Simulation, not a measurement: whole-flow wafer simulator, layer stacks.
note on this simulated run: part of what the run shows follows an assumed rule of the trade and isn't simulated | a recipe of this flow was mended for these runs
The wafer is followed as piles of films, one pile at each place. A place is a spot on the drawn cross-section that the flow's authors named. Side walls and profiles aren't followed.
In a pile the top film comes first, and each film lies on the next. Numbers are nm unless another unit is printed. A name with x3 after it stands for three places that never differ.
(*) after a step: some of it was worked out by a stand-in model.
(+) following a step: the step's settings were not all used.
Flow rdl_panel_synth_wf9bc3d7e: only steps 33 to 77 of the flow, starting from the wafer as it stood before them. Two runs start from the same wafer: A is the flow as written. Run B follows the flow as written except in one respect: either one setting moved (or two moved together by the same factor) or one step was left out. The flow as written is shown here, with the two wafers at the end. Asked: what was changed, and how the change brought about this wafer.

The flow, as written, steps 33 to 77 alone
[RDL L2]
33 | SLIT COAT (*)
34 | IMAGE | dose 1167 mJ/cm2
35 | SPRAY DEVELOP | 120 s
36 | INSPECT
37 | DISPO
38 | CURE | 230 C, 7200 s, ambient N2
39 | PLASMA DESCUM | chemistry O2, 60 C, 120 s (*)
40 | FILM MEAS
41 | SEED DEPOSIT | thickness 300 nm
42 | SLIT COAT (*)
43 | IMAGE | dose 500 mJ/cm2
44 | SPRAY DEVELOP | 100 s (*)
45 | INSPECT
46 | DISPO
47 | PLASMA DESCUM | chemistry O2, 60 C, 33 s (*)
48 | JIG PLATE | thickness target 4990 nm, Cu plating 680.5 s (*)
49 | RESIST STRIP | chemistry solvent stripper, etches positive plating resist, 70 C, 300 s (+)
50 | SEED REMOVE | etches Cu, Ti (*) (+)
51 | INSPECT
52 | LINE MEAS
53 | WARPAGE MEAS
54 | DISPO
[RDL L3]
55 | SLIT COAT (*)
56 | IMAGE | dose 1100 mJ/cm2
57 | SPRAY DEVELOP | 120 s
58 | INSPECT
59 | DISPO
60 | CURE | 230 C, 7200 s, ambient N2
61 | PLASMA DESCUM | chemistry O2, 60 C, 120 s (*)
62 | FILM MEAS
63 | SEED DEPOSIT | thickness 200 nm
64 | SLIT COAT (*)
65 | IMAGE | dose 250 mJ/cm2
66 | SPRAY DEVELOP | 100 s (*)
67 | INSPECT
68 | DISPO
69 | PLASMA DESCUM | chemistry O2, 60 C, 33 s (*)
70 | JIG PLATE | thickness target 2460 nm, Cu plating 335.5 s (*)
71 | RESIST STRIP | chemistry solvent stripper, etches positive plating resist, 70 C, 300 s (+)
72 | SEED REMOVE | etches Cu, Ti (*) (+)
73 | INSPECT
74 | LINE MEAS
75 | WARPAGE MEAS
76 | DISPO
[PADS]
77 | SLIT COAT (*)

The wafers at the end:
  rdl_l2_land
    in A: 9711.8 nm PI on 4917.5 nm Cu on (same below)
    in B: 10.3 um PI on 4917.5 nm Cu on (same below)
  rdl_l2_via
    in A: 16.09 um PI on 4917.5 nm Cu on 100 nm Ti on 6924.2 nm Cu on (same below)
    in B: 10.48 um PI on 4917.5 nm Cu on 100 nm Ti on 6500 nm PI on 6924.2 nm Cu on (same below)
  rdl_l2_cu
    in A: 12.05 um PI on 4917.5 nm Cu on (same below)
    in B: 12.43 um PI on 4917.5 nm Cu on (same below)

What caused this: step 35, SPRAY DEVELOP: 120 s, was omitted.

How this came from the change, step by step:
  42 | SLIT COAT (*)
      rdl_l2_via: A ILINE-POS-THICK-GRADE-A gains 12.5 um (new film) | B ILINE-POS-THICK-GRADE-A gains 8868.5 (new film)
      rdl_l2_cu, rdl_l2_space: A ILINE-POS-THICK-GRADE-A gains 10.13 um (new film) | B ILINE-POS-THICK-GRADE-A gains 10.93 um (new film)
      (also at 2 further places)
  44 | SPRAY DEVELOP | 100 s (*)
      rdl_l2_via: A ILINE-POS-THICK-GRADE-A loses 12.5 um (all of it) | B ILINE-POS-THICK-GRADE-A loses 8868.5 (all of it)
      rdl_l2_cu: A ILINE-POS-THICK-GRADE-A loses 10.13 um (all of it) | B ILINE-POS-THICK-GRADE-A loses 10.93 um (all of it)
      (also at 1 further place)
  49 | RESIST STRIP | chemistry solvent stripper, etches positive plating resist, 70 C, 300 s (+)
      rdl_l2_space: A ILINE-POS-THICK-GRADE-A loses 10.1 um (all of it) | B ILINE-POS-THICK-GRADE-A loses 10.9 um (all of it)
      rdl_l1_rim: A ILINE-POS-THICK-GRADE-A loses 8208.7 (all of it) | B ILINE-POS-THICK-GRADE-A loses 9357.3 (all of it)
  55 | SLIT COAT (*)
      rdl_l2_via: A PI gains 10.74 um (new film) | B PI gains 5653.3 (new film)
      rdl_l2_cu: A PI gains 5919.4 (new film) | B PI gains 6171.9 (new film)
      (also at 3 further places)
  64 | SLIT COAT (*)
      rdl_l2_cu: A ILINE-POS-THICK-GRADE-A gains 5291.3 (new film) | B ILINE-POS-THICK-GRADE-A gains 5433.5 (new film)
      rdl_l2_space: A ILINE-POS-THICK-GRADE-A gains 5624.6 (new film) | B ILINE-POS-THICK-GRADE-A gains 5770.5 (new film)
      (also at 3 further places)
  71 | RESIST STRIP | chemistry solvent stripper, etches positive plating resist, 70 C, 300 s (+)
      rdl_l2_cu: A ILINE-POS-THICK-GRADE-A loses 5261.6 (all of it) | B ILINE-POS-THICK-GRADE-A loses 5403.8 (all of it)
      rdl_l2_space: A ILINE-POS-THICK-GRADE-A loses 5594.9 (all of it) | B ILINE-POS-THICK-GRADE-A loses 5740.8 (all of it)
      (also at 3 further places)
  77 | SLIT COAT (*)
      rdl_l2_cu: A PI gains 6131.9 | B PI gains 6259.5
      rdl_l2_land: A PI gains 5066.5 | B PI gains 5325.8
      (also at 1 further place)
Taking metal films that touch as one body, rdl_l2_via has 2 bodies (between them, from the top down: PI 6500); the flow as written gives 1 body.
